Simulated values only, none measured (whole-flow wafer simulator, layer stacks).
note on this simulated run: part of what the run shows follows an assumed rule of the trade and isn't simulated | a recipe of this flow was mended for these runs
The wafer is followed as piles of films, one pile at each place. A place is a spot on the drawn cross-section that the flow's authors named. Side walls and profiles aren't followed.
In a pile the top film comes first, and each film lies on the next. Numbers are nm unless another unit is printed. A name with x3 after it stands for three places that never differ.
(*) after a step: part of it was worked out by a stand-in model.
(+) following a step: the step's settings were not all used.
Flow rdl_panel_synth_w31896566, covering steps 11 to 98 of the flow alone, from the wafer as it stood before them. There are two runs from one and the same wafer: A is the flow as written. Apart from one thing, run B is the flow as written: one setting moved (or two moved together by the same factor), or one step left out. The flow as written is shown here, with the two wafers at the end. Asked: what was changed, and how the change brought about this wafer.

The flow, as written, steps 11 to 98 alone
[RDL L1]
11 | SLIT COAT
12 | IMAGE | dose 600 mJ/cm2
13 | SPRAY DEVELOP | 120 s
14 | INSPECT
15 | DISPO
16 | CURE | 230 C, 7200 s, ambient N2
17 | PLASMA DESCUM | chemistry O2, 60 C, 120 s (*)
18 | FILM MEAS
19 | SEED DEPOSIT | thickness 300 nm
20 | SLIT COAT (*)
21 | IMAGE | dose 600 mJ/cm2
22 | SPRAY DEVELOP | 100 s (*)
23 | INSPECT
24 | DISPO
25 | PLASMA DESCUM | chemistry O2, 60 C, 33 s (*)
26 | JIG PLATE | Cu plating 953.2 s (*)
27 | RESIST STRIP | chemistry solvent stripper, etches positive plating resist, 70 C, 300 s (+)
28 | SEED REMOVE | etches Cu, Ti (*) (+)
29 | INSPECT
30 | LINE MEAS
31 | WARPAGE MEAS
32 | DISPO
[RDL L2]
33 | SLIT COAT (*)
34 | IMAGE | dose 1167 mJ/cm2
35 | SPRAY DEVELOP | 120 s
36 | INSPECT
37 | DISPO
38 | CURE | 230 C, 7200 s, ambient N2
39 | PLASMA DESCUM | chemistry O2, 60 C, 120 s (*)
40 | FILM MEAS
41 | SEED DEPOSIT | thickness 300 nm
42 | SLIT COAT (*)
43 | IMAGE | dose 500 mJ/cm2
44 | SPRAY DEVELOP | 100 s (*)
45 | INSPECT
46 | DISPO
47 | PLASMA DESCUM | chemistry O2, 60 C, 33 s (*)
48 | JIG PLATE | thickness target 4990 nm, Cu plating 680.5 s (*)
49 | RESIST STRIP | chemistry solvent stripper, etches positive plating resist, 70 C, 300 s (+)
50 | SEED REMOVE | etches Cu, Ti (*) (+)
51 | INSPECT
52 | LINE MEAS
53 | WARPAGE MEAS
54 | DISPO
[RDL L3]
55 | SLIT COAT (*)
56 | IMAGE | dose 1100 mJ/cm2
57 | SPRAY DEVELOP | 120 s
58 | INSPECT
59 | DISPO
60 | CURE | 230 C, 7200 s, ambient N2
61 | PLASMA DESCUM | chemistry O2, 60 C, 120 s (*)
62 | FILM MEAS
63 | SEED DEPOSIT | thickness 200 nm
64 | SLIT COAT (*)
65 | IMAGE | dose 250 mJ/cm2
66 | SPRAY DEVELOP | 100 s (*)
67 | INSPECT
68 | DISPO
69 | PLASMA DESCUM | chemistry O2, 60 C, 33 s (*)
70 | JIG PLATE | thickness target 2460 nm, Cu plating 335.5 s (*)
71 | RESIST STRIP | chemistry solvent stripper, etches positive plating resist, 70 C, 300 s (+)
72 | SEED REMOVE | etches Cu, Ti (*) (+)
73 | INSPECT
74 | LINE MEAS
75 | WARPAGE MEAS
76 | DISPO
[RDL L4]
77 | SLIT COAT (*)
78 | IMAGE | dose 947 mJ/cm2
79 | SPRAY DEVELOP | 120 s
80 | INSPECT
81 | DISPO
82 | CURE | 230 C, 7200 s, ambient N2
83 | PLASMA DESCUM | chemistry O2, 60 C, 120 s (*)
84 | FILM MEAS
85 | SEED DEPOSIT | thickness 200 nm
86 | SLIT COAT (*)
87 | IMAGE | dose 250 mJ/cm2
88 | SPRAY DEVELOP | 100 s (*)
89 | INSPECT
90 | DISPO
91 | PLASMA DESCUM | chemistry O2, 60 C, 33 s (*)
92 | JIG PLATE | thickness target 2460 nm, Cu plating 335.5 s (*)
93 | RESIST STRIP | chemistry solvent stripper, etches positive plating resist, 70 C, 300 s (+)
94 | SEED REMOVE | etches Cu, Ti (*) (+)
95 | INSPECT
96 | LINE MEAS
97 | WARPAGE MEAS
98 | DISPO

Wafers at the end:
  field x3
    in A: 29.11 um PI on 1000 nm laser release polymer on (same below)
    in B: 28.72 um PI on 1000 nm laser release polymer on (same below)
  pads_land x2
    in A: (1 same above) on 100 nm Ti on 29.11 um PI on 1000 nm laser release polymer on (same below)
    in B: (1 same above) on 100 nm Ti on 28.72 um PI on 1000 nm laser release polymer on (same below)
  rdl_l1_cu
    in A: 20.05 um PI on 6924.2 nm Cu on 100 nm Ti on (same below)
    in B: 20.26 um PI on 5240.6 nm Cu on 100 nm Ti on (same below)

The reason: step 26, JIG PLATE: Cu plating 724.4 s was run, whereas the flow has Cu plating 953.2 s.

Step by step, how the change led to this:
  26 | JIG PLATE | Cu plating 953.2 s (*)
      rdl_l1_cu, rdl_l1_via, rdl_l1_rim, rdl_l2_land, rdl_l2_via: A Cu gains 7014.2 | B Cu gains 5330.6
  33 | SLIT COAT (*)
      rdl_l1_space: A PI gains 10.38 um | B PI gains 9238.7
      field x3, rdl_l3_cu, rdl_l3_space and 9 more: A PI gains 8062.5 | B PI gains 7674.4
      (and at 5 other places as well)
  42 | SLIT COAT (*)
      rdl_l2_cu, rdl_l2_space: A ILINE-POS-THICK-GRADE-A gains 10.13 um (new film) | B ILINE-POS-THICK-GRADE-A gains 9924.5 (new film)
      rdl_l1_space: A ILINE-POS-THICK-GRADE-A gains 10.52 um (new film) | B ILINE-POS-THICK-GRADE-A gains 10.29 um (new film)
      (and at 3 other places as well)
  44 | SPRAY DEVELOP | 100 s (*)
      rdl_l2_cu: A ILINE-POS-THICK-GRADE-A loses 10.13 um (all of it) | B ILINE-POS-THICK-GRADE-A loses 9924.5 (all of it)
      rdl_l2_land: A ILINE-POS-THICK-GRADE-A loses 7139.5 (all of it) | B ILINE-POS-THICK-GRADE-A loses 7370.3 (all of it)
      (and at 1 other place as well)
  49 | RESIST STRIP | chemistry solvent stripper, etches positive plating resist, 70 C, 300 s (+)
      rdl_l2_space: A ILINE-POS-THICK-GRADE-A loses 10.1 um (all of it) | B ILINE-POS-THICK-GRADE-A loses 9894.8 (all of it)
      rdl_l1_space: A ILINE-POS-THICK-GRADE-A loses 10.49 um (all of it) | B ILINE-POS-THICK-GRADE-A loses 10.26 um (all of it)
      (and at 1 other place as well)
  55 | SLIT COAT (*)
      rdl_l1_space: A PI gains 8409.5 | B PI gains 8204.2
      rdl_l1_via: A PI gains 8010.4 | B PI gains 8199.8
      (and at 4 other places as well)
  64 | SLIT COAT (*)
      rdl_l1_via: A ILINE-POS-THICK-GRADE-A gains 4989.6 (new film) | B ILINE-POS-THICK-GRADE-A gains 5097.2 (new film)
      rdl_l2_land: A ILINE-POS-THICK-GRADE-A gains 4157.2 (new film) | B ILINE-POS-THICK-GRADE-A gains 4254.2 (new film)
      (and at 1 other place as well)
  71 | RESIST STRIP | chemistry solvent stripper, etches positive plating resist, 70 C, 300 s (+)
      rdl_l1_via: A ILINE-POS-THICK-GRADE-A loses 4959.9 (all of it) | B ILINE-POS-THICK-GRADE-A loses 5067.5 (all of it)
      rdl_l2_land: A ILINE-POS-THICK-GRADE-A loses 4127.5 (all of it) | B ILINE-POS-THICK-GRADE-A loses 4224.5 (all of it)
      (and at 1 other place as well)
